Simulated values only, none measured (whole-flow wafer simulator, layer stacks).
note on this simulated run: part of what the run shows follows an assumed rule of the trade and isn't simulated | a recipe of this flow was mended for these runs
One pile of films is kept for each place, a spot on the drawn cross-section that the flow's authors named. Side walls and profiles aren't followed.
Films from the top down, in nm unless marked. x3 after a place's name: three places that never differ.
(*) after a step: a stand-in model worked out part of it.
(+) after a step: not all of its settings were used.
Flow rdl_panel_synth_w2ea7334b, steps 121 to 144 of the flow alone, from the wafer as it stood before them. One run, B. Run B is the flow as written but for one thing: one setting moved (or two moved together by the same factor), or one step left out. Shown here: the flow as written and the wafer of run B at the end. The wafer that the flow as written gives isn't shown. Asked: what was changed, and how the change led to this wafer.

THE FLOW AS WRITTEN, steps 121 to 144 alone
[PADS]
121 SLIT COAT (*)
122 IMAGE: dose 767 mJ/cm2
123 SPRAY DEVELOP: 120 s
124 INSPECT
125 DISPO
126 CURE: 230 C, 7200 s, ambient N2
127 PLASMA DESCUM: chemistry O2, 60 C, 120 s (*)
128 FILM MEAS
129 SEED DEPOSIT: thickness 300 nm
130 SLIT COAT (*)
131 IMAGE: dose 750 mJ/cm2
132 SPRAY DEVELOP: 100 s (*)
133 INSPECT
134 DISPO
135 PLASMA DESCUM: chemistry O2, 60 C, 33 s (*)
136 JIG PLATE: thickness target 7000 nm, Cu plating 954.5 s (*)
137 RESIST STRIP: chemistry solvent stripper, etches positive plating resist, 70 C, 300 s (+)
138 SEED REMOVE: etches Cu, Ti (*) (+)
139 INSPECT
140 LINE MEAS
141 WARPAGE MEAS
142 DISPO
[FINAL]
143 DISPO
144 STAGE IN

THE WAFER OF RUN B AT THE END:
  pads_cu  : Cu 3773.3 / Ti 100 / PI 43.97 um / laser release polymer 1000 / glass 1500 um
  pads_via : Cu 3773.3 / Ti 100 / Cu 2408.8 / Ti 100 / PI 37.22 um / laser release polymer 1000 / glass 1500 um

The cause: step 136, JIG PLATE: Cu plating 525 s was run, where the flow has Cu plating 954.5 s.

How the change led to this, step by step:
  136 JIG PLATE: thickness target 7000 nm, Cu plating 954.5 s (*)
      pads_cu, pads_land: Cu +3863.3 (as written it would be: Cu +7023.8)
      pads_via: Cu +3863.3 (as written it would be: Cu +8307.4)
